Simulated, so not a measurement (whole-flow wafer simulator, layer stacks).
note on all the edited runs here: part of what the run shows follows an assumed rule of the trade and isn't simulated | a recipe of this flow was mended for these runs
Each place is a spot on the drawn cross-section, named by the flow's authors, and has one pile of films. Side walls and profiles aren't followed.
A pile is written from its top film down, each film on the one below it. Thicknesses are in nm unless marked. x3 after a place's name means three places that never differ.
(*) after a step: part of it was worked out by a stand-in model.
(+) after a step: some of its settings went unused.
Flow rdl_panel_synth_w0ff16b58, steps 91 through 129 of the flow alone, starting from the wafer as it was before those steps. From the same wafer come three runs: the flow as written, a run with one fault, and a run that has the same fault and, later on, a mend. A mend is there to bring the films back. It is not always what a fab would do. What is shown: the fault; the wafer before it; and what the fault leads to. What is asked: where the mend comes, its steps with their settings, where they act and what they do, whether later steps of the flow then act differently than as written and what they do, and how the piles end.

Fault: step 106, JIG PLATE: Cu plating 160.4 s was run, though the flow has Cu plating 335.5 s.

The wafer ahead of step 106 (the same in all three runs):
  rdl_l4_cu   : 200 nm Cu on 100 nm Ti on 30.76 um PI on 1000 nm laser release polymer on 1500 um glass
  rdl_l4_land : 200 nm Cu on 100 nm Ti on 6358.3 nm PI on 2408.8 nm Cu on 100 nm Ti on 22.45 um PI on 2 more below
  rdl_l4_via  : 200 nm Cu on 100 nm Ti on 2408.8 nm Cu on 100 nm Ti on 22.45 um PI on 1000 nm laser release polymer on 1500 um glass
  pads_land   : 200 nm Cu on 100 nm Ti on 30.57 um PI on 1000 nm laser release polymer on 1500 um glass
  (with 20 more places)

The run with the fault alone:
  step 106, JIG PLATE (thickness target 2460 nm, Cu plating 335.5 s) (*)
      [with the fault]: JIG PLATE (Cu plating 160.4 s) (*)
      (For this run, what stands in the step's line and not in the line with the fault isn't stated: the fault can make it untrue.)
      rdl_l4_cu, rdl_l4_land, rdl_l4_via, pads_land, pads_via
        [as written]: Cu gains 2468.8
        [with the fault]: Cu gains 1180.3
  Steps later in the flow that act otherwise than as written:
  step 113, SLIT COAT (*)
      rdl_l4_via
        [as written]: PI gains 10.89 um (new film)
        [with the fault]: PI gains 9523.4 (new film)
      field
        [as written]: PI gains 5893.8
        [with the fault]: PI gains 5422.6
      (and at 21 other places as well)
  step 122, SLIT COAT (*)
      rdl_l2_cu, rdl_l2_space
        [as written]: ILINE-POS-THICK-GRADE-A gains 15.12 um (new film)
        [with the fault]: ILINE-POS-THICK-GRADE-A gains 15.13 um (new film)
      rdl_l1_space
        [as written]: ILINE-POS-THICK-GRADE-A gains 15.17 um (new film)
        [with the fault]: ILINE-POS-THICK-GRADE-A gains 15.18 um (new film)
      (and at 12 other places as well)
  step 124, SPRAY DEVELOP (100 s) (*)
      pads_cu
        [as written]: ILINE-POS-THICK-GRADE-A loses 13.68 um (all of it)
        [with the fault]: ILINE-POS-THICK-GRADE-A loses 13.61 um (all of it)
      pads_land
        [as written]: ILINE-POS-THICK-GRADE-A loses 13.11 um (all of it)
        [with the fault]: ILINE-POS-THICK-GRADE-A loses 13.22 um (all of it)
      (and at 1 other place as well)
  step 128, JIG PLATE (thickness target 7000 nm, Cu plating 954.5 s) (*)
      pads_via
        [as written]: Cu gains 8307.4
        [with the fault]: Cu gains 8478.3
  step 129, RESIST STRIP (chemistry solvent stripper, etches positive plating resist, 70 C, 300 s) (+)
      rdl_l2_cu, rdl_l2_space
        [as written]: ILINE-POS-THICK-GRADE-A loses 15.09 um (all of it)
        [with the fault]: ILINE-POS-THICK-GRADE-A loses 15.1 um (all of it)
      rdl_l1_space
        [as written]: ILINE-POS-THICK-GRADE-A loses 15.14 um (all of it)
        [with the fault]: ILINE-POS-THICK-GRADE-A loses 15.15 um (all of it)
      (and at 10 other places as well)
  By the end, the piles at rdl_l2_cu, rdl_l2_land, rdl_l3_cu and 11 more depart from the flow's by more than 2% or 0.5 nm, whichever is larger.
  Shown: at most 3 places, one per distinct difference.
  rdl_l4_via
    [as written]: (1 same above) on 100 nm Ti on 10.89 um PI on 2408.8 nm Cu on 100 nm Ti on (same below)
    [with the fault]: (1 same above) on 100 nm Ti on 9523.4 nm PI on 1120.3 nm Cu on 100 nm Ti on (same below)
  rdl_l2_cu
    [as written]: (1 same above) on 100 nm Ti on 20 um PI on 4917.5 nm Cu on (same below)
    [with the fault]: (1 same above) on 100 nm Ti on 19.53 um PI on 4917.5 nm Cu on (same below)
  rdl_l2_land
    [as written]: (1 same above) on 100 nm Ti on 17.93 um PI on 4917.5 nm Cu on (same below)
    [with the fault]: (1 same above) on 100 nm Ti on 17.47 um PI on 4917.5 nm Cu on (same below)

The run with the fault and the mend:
  The mend follows step 106.
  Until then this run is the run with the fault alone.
  step 106a, JIG PLATE (Cu plating 175.1 s) (*) (a further turn of the flow's step 106, with different settings)
      rdl_l4_cu, rdl_l4_land, rdl_l4_via, pads_land, pads_via
        Cu gains 1288.5
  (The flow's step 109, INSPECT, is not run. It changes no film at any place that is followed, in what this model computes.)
  None of the later steps of the flow acts differently than as written at any place that is followed.
  The piles end the same as the flow's at every place that both follow.
